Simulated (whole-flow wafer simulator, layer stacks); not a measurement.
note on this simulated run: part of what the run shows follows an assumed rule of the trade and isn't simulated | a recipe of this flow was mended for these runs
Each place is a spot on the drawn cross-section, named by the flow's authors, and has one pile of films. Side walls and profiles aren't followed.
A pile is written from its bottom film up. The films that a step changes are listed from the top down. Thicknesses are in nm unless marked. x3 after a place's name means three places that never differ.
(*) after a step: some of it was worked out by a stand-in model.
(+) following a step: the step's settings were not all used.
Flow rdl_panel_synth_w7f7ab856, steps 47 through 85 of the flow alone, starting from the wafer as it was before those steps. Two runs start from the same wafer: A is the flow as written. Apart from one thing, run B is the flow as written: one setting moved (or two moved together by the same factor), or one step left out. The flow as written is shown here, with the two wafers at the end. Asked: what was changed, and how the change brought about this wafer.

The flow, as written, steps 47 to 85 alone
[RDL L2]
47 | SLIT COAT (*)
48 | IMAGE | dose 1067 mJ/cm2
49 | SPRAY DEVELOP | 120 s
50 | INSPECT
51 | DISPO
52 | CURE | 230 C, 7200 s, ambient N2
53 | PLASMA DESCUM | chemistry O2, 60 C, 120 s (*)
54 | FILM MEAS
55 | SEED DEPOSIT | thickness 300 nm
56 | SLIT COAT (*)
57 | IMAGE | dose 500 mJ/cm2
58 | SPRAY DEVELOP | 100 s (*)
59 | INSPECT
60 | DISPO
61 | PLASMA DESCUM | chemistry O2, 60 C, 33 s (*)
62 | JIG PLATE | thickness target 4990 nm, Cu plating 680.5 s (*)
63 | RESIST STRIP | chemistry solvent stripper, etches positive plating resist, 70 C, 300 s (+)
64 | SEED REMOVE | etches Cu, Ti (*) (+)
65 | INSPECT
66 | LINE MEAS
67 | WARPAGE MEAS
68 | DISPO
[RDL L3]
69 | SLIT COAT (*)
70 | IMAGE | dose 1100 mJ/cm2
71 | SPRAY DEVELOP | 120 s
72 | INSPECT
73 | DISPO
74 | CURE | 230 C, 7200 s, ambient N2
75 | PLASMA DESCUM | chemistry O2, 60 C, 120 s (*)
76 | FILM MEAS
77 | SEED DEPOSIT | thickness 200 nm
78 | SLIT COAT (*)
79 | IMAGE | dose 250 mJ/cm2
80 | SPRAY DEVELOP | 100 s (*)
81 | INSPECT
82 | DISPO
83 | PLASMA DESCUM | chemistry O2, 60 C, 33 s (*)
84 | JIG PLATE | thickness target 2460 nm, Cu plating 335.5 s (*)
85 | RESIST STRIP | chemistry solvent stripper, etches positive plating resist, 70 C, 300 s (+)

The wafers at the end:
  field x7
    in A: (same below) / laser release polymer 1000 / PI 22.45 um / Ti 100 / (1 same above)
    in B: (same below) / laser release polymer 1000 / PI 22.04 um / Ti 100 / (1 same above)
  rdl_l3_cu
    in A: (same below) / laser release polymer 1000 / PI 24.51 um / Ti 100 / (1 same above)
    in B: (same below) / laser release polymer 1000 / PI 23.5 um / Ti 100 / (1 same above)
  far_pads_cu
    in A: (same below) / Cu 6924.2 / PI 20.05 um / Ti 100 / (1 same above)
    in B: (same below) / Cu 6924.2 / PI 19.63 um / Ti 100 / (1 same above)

Cause: step 62, JIG PLATE: Cu plating 497.4 s was run, though the flow has Cu plating 680.5 s.

How this came from the change, step by step:
  62 | JIG PLATE | thickness target 4990 nm, Cu plating 680.5 s (*)
      rdl_l2_cu, rdl_l2_land, rdl_l2_via, rdl_l2_rim, rdl_l3_land, rdl_l3_via: A +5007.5 Cu | B +3660.2 Cu
  69 | SLIT COAT (*)
      rdl_l2_space: A +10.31 um PI | B +9243.4 PI
      field x7, rdl_l4_land x2: A +7936.4 PI | B +7519.4 PI
      (as well as at 12 more places)
  78 | SLIT COAT (*)
      rdl_l3_cu, rdl_l3_space: A +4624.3 ILINE-POS-THICK-GRADE-A (new film) | B +4531.8 ILINE-POS-THICK-GRADE-A (new film)
      rdl_l2_space: A +5535.4 ILINE-POS-THICK-GRADE-A (new film) | B +5342.3 ILINE-POS-THICK-GRADE-A (new film)
      (as well as at 4 more places)
  80 | SPRAY DEVELOP | 100 s (*)
      rdl_l3_cu: A -4624.3 ILINE-POS-THICK-GRADE-A (all of it) | B -4531.8 ILINE-POS-THICK-GRADE-A (all of it)
      rdl_l3_land: A -2880.1 ILINE-POS-THICK-GRADE-A (all of it) | B -2966.1 ILINE-POS-THICK-GRADE-A (all of it)
  85 | RESIST STRIP | chemistry solvent stripper, etches positive plating resist, 70 C, 300 s (+)
      rdl_l2_space: A -5505.7 ILINE-POS-THICK-GRADE-A (all of it) | B -5312.6 ILINE-POS-THICK-GRADE-A (all of it)
      rdl_l1_rim: A -5069.9 ILINE-POS-THICK-GRADE-A (all of it) | B -4877.6 ILINE-POS-THICK-GRADE-A (all of it)
      (as well as at 3 more places)
